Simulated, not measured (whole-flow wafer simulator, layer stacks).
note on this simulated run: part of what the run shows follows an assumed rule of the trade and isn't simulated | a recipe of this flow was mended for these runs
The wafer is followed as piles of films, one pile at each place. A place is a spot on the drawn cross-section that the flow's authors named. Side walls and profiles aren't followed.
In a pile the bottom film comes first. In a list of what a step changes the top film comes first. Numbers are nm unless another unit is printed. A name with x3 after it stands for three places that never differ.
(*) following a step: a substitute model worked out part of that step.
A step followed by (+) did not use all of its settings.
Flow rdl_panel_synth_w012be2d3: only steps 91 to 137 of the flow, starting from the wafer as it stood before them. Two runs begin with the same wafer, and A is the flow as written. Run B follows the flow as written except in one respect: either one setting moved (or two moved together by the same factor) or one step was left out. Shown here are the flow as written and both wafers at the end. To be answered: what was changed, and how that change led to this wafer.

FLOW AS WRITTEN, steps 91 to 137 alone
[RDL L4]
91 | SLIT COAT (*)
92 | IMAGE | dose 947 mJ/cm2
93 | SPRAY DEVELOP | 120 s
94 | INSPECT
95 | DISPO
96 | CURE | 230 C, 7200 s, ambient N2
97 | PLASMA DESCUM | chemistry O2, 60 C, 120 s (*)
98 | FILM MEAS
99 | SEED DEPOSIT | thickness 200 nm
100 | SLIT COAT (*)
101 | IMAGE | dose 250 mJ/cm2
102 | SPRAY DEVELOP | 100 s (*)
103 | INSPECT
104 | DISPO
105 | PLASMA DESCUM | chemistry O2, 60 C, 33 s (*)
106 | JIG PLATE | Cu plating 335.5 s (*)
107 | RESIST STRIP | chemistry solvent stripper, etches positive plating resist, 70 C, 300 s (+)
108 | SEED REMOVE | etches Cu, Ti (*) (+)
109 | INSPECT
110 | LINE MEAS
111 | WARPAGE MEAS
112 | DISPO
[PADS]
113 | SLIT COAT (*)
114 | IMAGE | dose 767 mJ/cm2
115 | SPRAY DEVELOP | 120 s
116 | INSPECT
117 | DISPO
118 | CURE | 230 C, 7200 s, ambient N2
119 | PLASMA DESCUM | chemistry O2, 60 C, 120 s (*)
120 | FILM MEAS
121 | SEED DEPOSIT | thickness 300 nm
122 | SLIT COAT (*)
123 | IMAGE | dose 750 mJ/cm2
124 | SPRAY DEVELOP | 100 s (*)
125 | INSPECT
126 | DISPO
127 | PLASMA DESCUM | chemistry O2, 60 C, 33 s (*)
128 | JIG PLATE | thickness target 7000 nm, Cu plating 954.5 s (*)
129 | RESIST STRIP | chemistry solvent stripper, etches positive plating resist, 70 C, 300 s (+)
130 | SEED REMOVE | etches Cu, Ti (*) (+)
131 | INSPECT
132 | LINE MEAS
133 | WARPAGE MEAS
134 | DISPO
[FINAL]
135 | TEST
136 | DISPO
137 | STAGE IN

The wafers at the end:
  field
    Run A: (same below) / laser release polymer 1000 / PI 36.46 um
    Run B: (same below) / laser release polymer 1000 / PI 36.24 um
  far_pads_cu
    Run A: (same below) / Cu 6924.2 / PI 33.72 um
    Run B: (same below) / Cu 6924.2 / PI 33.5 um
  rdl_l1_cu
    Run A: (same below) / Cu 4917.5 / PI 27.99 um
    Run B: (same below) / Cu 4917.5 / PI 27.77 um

The reason: step 106, JIG PLATE: Cu plating 255 s was run, while the flow as written has Cu plating 335.5 s.

How this came from the change, step by step:
  106 | JIG PLATE | Cu plating 335.5 s (*)
      rdl_l4_cu, rdl_l4_land, rdl_l4_via, pads_land, pads_via: A +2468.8 Cu | B +1876.5 Cu
  113 | SLIT COAT (*)
      field: A +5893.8 PI | B +5673.9 PI
      far_pads_cu: A +5844.2 PI | B +5624.7 PI
      (as well as at 20 more places)
  122 | SLIT COAT (*)
      rdl_l2_land: A +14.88 um ILINE-POS-THICK-GRADE-A (new film) | B +14.87 um ILINE-POS-THICK-GRADE-A (new film)
      rdl_l4_cu: A +15.12 um ILINE-POS-THICK-GRADE-A (new film) | B +14.92 um ILINE-POS-THICK-GRADE-A (new film)
      (as well as at 7 more places)
  124 | SPRAY DEVELOP | 100 s (*)
      pads_cu: A -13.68 um ILINE-POS-THICK-GRADE-A (all of it) | B -13.65 um ILINE-POS-THICK-GRADE-A (all of it)
      pads_land: A -13.11 um ILINE-POS-THICK-GRADE-A (all of it) | B -13.16 um ILINE-POS-THICK-GRADE-A (all of it)
      (as well as at 1 more place)
  129 | RESIST STRIP | chemistry solvent stripper, etches positive plating resist, 70 C, 300 s (+)
      rdl_l2_cu, rdl_l2_space: A -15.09 um ILINE-POS-THICK-GRADE-A (all of it) | B -15.1 um ILINE-POS-THICK-GRADE-A (all of it)
      rdl_l2_land: A -14.85 um ILINE-POS-THICK-GRADE-A (all of it) | B -14.84 um ILINE-POS-THICK-GRADE-A (all of it)
      (as well as at 5 more places)
